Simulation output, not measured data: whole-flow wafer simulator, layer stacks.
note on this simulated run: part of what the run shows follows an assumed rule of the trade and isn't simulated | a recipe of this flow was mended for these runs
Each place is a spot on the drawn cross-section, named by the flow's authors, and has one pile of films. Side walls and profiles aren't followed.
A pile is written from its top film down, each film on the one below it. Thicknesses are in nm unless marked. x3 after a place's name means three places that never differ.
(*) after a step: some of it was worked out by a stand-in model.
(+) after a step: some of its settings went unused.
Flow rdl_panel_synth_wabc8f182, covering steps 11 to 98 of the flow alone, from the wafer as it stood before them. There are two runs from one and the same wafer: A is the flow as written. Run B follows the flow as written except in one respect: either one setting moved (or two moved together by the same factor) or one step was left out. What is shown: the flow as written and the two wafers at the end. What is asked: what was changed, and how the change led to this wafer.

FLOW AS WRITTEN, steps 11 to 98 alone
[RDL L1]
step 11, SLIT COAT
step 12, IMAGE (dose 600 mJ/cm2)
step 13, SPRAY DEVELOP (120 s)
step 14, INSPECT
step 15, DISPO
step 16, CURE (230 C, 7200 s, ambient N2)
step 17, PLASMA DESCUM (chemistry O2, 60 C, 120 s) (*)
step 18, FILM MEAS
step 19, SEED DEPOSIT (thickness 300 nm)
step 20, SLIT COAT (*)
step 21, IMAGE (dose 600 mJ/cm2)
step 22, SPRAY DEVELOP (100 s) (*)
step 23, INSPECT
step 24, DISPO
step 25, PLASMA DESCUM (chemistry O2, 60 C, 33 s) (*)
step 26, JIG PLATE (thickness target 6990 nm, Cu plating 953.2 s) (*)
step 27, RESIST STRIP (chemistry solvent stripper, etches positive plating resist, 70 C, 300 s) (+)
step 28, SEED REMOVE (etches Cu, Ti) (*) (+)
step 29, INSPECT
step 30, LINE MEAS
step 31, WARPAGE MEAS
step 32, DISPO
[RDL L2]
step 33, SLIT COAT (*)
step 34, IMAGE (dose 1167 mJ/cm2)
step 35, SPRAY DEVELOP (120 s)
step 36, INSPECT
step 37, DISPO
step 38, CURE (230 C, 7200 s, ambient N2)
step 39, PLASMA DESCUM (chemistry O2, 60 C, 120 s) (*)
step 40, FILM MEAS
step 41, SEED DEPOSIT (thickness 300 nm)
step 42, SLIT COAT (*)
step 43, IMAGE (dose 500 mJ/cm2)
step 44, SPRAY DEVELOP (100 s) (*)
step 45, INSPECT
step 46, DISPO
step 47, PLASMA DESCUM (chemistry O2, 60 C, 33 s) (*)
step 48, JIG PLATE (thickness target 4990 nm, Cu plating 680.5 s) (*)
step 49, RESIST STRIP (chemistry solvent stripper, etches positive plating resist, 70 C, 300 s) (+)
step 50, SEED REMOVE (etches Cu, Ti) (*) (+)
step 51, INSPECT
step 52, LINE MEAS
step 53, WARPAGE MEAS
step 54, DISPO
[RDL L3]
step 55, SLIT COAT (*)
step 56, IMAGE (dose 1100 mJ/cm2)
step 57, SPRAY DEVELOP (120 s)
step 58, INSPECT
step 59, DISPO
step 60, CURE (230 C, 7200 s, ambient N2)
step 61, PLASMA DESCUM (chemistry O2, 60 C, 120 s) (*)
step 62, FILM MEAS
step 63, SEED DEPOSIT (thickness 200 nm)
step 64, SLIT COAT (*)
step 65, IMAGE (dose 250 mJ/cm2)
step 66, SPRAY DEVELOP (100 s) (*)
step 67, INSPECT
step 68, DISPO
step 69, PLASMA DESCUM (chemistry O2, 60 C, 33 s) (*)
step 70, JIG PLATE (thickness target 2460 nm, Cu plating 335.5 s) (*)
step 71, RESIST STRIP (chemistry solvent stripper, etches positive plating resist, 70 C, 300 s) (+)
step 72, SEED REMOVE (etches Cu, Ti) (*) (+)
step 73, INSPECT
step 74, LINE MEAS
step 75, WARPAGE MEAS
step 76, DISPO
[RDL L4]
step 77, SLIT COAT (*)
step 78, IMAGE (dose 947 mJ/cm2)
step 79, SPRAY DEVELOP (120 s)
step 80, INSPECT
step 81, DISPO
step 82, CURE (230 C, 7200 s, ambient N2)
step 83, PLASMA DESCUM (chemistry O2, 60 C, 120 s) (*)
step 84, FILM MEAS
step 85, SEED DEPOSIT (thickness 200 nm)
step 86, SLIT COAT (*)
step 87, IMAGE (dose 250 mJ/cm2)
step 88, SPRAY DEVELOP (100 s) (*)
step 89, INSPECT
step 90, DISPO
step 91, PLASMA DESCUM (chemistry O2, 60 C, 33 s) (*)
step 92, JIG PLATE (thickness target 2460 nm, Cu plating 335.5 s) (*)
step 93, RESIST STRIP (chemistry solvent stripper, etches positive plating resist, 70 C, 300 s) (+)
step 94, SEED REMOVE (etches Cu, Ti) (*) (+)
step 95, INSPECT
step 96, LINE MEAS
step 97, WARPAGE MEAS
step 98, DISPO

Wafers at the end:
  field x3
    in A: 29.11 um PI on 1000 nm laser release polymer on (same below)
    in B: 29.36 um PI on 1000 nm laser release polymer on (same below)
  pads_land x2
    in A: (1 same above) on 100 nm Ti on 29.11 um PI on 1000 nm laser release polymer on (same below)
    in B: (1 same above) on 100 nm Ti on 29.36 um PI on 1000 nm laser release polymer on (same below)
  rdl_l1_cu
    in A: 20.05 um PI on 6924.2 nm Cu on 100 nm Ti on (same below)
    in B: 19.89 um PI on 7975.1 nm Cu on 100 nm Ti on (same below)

Cause: step 26, JIG PLATE: Cu plating 1096 s was run, though the flow has Cu plating 953.2 s.

Step by step, how the change led to this:
  step 26, JIG PLATE (thickness target 6990 nm, Cu plating 953.2 s) (*)
      rdl_l1_cu, rdl_l1_via, rdl_l1_rim, rdl_l2_land, rdl_l2_via: A Cu gains 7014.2 | B Cu gains 8065.1
  step 33, SLIT COAT (*)
      rdl_l2_cu, rdl_l2_space: A PI gains 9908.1 | B PI gains 10.45 um
      field x3, rdl_l3_cu, rdl_l3_space and 9 more: A PI gains 8062.5 | B PI gains 8309.4
      (and at 3 other places as well)
  step 42, SLIT COAT (*)
      rdl_l1_via: A ILINE-POS-THICK-GRADE-A gains 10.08 um (new film) | B ILINE-POS-THICK-GRADE-A gains 9939.6 (new film)
      rdl_l2_cu, rdl_l2_space: A ILINE-POS-THICK-GRADE-A gains 10.13 um (new film) | B ILINE-POS-THICK-GRADE-A gains 10.25 um (new film)
      (and at 2 other places as well)
  step 44, SPRAY DEVELOP (100 s) (*)
      rdl_l2_cu: A ILINE-POS-THICK-GRADE-A loses 10.13 um (all of it) | B ILINE-POS-THICK-GRADE-A loses 10.25 um (all of it)
      rdl_l2_via: A ILINE-POS-THICK-GRADE-A loses 12.5 um (all of it) | B ILINE-POS-THICK-GRADE-A loses 12.34 um (all of it)
  step 49, RESIST STRIP (chemistry solvent stripper, etches positive plating resist, 70 C, 300 s) (+)
      rdl_l1_via: A ILINE-POS-THICK-GRADE-A loses 10.05 um (all of it) | B ILINE-POS-THICK-GRADE-A loses 9909.9 (all of it)
      rdl_l1_space: A ILINE-POS-THICK-GRADE-A loses 10.49 um (all of it) | B ILINE-POS-THICK-GRADE-A loses 10.62 um (all of it)
      (and at 1 other place as well)
  step 55, SLIT COAT (*)
      rdl_l2_space: A PI gains 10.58 um | B PI gains 10.7 um
      rdl_l2_land: A PI gains 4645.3 (new film) | B PI gains 4522.8 (new film)
      (and at 1 other place as well)
